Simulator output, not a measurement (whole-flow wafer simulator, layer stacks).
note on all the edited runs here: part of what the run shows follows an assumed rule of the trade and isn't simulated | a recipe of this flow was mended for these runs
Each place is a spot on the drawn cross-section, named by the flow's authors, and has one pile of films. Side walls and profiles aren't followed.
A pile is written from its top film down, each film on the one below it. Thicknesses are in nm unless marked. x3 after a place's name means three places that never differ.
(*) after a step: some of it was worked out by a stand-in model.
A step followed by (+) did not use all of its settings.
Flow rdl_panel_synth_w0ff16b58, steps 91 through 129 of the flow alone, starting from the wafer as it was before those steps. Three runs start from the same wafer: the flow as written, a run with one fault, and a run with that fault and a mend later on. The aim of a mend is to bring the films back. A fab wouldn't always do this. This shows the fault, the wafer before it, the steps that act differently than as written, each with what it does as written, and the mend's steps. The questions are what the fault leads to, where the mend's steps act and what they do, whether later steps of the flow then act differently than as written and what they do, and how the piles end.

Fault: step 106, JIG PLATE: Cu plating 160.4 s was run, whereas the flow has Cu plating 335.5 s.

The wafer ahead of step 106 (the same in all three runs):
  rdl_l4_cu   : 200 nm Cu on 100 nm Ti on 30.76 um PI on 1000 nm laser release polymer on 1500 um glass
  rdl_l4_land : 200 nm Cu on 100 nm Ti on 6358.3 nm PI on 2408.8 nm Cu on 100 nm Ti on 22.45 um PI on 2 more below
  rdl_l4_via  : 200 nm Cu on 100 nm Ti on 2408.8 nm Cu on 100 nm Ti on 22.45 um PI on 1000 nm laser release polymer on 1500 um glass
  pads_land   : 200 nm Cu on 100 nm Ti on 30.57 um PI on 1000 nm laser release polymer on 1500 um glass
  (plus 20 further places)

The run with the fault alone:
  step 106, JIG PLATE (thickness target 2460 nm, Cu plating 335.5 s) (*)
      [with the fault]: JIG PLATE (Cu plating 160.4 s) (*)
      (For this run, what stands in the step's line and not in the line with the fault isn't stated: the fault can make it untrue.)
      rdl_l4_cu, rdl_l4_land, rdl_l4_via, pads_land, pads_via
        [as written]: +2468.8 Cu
        [with the fault]: +1180.3 Cu
  Steps later in the flow that act otherwise than as written:
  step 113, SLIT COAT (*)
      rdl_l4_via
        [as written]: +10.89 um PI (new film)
        [with the fault]: +9523.4 PI (new film)
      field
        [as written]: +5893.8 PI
        [with the fault]: +5422.6 PI
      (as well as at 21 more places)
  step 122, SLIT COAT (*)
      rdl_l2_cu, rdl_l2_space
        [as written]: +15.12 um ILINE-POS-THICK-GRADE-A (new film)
        [with the fault]: +15.13 um ILINE-POS-THICK-GRADE-A (new film)
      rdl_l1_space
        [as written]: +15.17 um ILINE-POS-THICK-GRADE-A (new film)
        [with the fault]: +15.18 um ILINE-POS-THICK-GRADE-A (new film)
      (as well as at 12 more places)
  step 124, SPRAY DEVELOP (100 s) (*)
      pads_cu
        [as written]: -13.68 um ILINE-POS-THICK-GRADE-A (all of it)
        [with the fault]: -13.61 um ILINE-POS-THICK-GRADE-A (all of it)
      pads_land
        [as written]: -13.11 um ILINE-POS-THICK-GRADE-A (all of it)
        [with the fault]: -13.22 um ILINE-POS-THICK-GRADE-A (all of it)
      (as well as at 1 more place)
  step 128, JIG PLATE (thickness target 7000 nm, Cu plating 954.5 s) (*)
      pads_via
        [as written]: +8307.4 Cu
        [with the fault]: +8478.3 Cu
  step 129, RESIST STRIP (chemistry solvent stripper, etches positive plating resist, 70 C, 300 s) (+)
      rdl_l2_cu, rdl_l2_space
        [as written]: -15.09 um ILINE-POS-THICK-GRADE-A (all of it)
        [with the fault]: -15.1 um ILINE-POS-THICK-GRADE-A (all of it)
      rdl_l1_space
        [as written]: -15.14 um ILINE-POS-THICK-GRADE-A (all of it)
        [with the fault]: -15.15 um ILINE-POS-THICK-GRADE-A (all of it)
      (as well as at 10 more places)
  By the end, the piles at rdl_l2_cu, rdl_l2_land, rdl_l3_cu and 11 more depart from the flow's by more than 2% or 0.5 nm, whichever is larger.
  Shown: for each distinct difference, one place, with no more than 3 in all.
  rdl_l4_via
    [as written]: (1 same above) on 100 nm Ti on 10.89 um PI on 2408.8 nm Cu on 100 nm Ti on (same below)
    [with the fault]: (1 same above) on 100 nm Ti on 9523.4 nm PI on 1120.3 nm Cu on 100 nm Ti on (same below)
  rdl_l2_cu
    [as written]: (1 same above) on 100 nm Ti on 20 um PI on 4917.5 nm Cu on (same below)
    [with the fault]: (1 same above) on 100 nm Ti on 19.53 um PI on 4917.5 nm Cu on (same below)
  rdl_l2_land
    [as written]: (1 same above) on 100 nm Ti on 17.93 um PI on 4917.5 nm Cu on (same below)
    [with the fault]: (1 same above) on 100 nm Ti on 17.47 um PI on 4917.5 nm Cu on (same below)

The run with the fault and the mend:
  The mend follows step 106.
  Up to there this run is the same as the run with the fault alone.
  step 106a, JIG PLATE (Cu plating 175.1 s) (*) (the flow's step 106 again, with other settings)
      rdl_l4_cu, rdl_l4_land, rdl_l4_via, pads_land, pads_via
        +1288.5 Cu
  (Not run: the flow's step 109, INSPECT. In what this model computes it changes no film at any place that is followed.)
  None of the later steps of the flow acts differently than as written at any place that is followed.
  At every place that both follow, the piles at the end match the flow's.
